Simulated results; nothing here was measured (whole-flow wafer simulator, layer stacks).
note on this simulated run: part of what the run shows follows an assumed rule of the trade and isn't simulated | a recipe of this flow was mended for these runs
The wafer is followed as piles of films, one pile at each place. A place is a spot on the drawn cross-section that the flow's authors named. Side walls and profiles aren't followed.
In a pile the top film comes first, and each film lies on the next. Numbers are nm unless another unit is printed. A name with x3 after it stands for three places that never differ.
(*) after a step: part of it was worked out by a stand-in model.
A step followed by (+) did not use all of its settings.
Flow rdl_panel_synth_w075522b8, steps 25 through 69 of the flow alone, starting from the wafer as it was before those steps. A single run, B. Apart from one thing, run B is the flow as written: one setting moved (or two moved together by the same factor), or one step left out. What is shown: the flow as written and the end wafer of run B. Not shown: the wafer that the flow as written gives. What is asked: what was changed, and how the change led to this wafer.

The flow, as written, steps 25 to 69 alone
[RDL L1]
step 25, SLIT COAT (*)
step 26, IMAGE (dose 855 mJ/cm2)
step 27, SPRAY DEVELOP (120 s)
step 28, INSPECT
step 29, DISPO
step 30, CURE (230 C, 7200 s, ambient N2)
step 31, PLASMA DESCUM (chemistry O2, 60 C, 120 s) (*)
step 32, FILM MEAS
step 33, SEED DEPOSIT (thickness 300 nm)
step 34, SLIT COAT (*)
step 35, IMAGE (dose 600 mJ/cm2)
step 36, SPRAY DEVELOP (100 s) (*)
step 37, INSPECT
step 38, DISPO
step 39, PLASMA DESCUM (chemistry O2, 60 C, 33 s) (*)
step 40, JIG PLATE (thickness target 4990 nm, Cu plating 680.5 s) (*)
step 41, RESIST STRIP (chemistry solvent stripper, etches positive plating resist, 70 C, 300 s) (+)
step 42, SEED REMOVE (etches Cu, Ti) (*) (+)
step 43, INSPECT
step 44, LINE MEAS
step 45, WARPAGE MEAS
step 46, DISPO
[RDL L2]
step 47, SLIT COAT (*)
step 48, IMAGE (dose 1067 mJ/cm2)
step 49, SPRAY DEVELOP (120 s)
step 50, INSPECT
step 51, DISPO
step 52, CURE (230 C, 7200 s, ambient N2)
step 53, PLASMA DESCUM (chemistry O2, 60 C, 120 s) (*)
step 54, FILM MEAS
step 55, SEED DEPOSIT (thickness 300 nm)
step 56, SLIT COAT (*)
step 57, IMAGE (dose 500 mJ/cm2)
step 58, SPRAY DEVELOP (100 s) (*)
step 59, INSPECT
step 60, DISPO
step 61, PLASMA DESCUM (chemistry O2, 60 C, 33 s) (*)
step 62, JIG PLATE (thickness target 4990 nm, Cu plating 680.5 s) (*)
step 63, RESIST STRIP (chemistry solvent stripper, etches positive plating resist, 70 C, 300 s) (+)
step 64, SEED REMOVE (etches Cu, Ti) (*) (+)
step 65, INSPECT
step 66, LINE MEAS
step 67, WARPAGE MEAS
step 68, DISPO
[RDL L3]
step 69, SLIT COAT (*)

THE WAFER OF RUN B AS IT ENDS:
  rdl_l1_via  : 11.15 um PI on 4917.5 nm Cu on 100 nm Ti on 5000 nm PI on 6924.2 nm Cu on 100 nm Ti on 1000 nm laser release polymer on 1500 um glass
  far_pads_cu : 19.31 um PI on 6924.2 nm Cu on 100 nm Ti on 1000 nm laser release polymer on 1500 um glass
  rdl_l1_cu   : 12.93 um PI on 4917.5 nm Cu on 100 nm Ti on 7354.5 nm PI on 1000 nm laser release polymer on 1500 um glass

The reason: step 27, SPRAY DEVELOP: 120 s, was omitted.

The path from the change to this, step by step:
  step 34, SLIT COAT (*)
      rdl_l1_land: ILINE-POS-THICK-GRADE-A gains 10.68 um (new film) (in the flow as written it would be: ILINE-POS-THICK-GRADE-A gains 9677 (new film))
      far_pads_cu: ILINE-POS-THICK-GRADE-A gains 10.7 um (new film) (in the flow as written it would be: ILINE-POS-THICK-GRADE-A gains 10.3 um (new film))
      (and at 3 other places as well)
  step 36, SPRAY DEVELOP (100 s) (*)
      rdl_l1_land: ILINE-POS-THICK-GRADE-A loses 10.68 um (all of it) (in the flow as written it would be: ILINE-POS-THICK-GRADE-A loses 9677 (all of it))
      rdl_l1_cu: ILINE-POS-THICK-GRADE-A loses 12.6 um (all of it) (in the flow as written it would be: ILINE-POS-THICK-GRADE-A loses 12.38 um (all of it))
      (and at 1 other place as well)
  step 41, RESIST STRIP (chemistry solvent stripper, etches positive plating resist, 70 C, 300 s) (+)
      far_pads_cu: ILINE-POS-THICK-GRADE-A loses 10.67 um (all of it) (in the flow as written it would be: ILINE-POS-THICK-GRADE-A loses 10.27 um (all of it))
      rdl_l1_space: ILINE-POS-THICK-GRADE-A loses 12.55 um (all of it) (in the flow as written it would be: ILINE-POS-THICK-GRADE-A loses 12.36 um (all of it))
  step 47, SLIT COAT (*)
      far_pads_cu: PI gains 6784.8 (in the flow as written it would be: PI gains 7707.8)
      rdl_l1_cu: PI gains 4824.9 (new film) (in the flow as written it would be: PI gains 5962.6 (new film))
      (and at 3 other places as well)
  step 56, SLIT COAT (*)
      far_pads_cu: ILINE-POS-THICK-GRADE-A gains 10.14 um (new film) (in the flow as written it would be: ILINE-POS-THICK-GRADE-A gains 9933.1 (new film))
      rdl_l1_cu: ILINE-POS-THICK-GRADE-A gains 10.28 um (new film) (in the flow as written it would be: ILINE-POS-THICK-GRADE-A gains 10.04 um (new film))
      (and at 3 other places as well)
  step 63, RESIST STRIP (chemistry solvent stripper, etches positive plating resist, 70 C, 300 s) (+)
      far_pads_cu: ILINE-POS-THICK-GRADE-A loses 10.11 um (all of it) (in the flow as written it would be: ILINE-POS-THICK-GRADE-A loses 9903.4 (all of it))
      rdl_l1_cu: ILINE-POS-THICK-GRADE-A loses 10.25 um (all of it) (in the flow as written it would be: ILINE-POS-THICK-GRADE-A loses 10.01 um (all of it))
      (and at 3 other places as well)
  step 69, SLIT COAT (*)
      far_pads_cu: PI gains 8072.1 (in the flow as written it would be: PI gains 7887)
      rdl_l1_cu: PI gains 8104.4 (in the flow as written it would be: PI gains 7912.4)
      (and at 3 other places as well)
With metal films that touch counted as one body, rdl_l1_via has 2 bodies (between them, from the top down: PI 5000); the flow as written gives 1 body.
